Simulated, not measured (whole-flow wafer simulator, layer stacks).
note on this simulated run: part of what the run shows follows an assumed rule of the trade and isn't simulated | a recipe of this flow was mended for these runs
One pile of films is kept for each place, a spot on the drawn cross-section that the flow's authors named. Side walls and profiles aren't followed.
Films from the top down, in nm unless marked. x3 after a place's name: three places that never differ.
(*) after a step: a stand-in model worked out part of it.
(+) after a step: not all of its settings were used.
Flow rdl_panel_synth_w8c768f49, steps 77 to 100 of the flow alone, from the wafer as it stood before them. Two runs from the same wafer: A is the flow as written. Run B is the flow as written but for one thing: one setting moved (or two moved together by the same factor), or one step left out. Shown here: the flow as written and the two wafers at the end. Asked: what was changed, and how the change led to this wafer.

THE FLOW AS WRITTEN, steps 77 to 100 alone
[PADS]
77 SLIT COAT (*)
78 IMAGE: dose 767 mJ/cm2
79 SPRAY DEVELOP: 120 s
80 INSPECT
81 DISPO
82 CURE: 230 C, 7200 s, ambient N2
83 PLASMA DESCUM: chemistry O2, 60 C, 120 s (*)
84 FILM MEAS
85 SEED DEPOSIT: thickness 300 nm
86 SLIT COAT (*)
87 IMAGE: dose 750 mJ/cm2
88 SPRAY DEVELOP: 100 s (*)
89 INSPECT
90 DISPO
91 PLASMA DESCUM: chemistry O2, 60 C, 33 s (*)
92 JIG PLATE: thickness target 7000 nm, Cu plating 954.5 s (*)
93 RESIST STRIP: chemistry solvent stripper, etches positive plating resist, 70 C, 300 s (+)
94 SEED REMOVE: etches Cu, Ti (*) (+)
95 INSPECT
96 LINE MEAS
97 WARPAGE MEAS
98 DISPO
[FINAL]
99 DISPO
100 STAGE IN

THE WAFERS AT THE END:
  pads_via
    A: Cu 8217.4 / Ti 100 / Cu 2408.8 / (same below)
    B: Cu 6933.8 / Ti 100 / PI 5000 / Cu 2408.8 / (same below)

The cause: step 79, SPRAY DEVELOP: 120 s, was left out.

How the change led to this, step by step:
  86 SLIT COAT (*)
      pads_cu: A ILINE-POS-THICK-GRADE-A +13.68 um (new film) | B ILINE-POS-THICK-GRADE-A +15.14 um (new film)
      pads_space: A ILINE-POS-THICK-GRADE-A +14.2 um (new film) | B ILINE-POS-THICK-GRADE-A +15.4 um (new film)
      (and at 2 more places)
  88 SPRAY DEVELOP: 100 s (*)
      pads_cu: A ILINE-POS-THICK-GRADE-A -13.68 um (all of it) | B ILINE-POS-THICK-GRADE-A -15.14 um (all of it)
      pads_land: A ILINE-POS-THICK-GRADE-A -13.11 um (all of it) | B ILINE-POS-THICK-GRADE-A -14.77 um (all of it)
      (and at 1 more place)
  92 JIG PLATE: thickness target 7000 nm, Cu plating 954.5 s (*)
      pads_via: A Cu +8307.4 | B Cu +7023.8
  93 RESIST STRIP: chemistry solvent stripper, etches positive plating resist, 70 C, 300 s (+)
      pads_space: A ILINE-POS-THICK-GRADE-A -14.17 um (all of it) | B ILINE-POS-THICK-GRADE-A -15.37 um (all of it)
Counting metal films that touch as one body, pads_via has 2 bodies (between them, from the top down: PI 5000); the flow as written gives 1 body.
